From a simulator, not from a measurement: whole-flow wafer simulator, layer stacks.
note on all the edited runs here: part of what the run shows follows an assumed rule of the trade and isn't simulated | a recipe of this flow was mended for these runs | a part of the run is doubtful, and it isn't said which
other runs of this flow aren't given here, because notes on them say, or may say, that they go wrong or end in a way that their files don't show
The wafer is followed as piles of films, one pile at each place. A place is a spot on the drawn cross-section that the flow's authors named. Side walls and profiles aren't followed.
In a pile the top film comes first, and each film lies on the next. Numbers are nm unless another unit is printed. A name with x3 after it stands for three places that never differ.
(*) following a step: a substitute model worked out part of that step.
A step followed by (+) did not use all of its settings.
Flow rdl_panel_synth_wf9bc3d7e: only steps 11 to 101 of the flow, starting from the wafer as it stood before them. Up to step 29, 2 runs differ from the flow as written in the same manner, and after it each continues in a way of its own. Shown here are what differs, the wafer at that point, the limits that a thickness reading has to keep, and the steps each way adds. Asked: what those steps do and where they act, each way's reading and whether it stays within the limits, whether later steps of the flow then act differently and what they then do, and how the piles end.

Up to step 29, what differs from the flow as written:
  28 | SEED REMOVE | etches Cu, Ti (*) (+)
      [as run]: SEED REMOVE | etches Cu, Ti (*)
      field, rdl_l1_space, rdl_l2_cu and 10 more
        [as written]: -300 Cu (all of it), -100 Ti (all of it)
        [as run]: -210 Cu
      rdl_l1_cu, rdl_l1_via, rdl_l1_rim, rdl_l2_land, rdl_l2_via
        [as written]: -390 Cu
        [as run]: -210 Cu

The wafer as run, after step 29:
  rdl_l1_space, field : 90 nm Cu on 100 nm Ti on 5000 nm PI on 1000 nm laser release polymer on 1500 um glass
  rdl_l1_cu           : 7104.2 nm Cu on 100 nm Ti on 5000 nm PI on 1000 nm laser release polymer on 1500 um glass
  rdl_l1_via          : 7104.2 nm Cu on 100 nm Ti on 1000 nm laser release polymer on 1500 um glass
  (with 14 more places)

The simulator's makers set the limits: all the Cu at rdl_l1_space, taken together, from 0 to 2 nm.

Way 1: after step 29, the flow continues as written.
  Reading after step 29: 90 nm, not within the limits.
  Later steps of the flow acting differently than as written (4 other steps are not shown; they differ only slightly, by no more than 2% or 0.5 nm, whichever is larger):
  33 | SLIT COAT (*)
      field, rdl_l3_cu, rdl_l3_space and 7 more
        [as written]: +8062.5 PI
        [this way]: +8060.2 PI (new film)
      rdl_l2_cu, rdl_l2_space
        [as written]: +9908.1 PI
        [this way]: +9903 PI (new film)
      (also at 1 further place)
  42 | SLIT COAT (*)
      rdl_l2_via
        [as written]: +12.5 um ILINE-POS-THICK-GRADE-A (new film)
        [this way]: +12.51 um ILINE-POS-THICK-GRADE-A (new film)
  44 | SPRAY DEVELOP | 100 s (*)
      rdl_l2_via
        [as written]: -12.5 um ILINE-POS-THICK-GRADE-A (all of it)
        [this way]: -12.51 um ILINE-POS-THICK-GRADE-A (all of it)
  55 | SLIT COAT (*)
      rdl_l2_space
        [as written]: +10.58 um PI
        [this way]: +10.57 um PI
  The piles end different from the flow's at field, rdl_l1_cu, rdl_l1_space and 15 more by more than 2% or 0.5 nm, whichever is larger.
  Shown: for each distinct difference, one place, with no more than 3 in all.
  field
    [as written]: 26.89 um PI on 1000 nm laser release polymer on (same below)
    [this way]: 21.89 um PI on 90 nm Cu on 100 nm Ti on 5000 nm PI on 1000 nm laser release polymer on (same below)
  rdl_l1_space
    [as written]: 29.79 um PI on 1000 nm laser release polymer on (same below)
    [this way]: 24.78 um PI on 90 nm Cu on 100 nm Ti on 5000 nm PI on 1000 nm laser release polymer on (same below)
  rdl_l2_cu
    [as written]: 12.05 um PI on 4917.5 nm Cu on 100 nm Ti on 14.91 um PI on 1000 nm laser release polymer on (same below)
    [this way]: 12.05 um PI on 4917.5 nm Cu on 100 nm Ti on 9903 nm PI on 90 nm Cu on 100 nm Ti on 5000 nm PI on 1000 nm laser release polymer on (same below)

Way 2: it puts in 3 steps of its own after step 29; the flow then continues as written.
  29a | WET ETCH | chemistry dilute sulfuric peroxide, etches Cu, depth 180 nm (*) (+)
      field, rdl_l1_space, rdl_l2_cu and 10 more
        -90 Cu (all of it)
      rdl_l1_cu, rdl_l1_via, rdl_l1_rim, rdl_l2_land, rdl_l2_via
        -180 Cu
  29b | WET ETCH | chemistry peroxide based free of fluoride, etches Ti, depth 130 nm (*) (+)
      field, rdl_l1_space, rdl_l2_cu and 10 more
        -100 Ti (all of it)
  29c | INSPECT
      alters no film at any place that is followed
  Reading after step 29c: 0 nm, inside the limits.
  Later steps of the flow acting differently than as written (6 other steps are not shown; they differ only slightly, by no more than 2% or 0.5 nm, whichever is larger):
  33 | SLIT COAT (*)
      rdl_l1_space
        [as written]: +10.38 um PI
        [this way]: +10.37 um PI
  At the end the piles are close to the flow's at the places that both follow, differing by at most 2% or 0.5 nm, whichever is larger.

Inside the limits: way 2. Outside the limits: way 1.
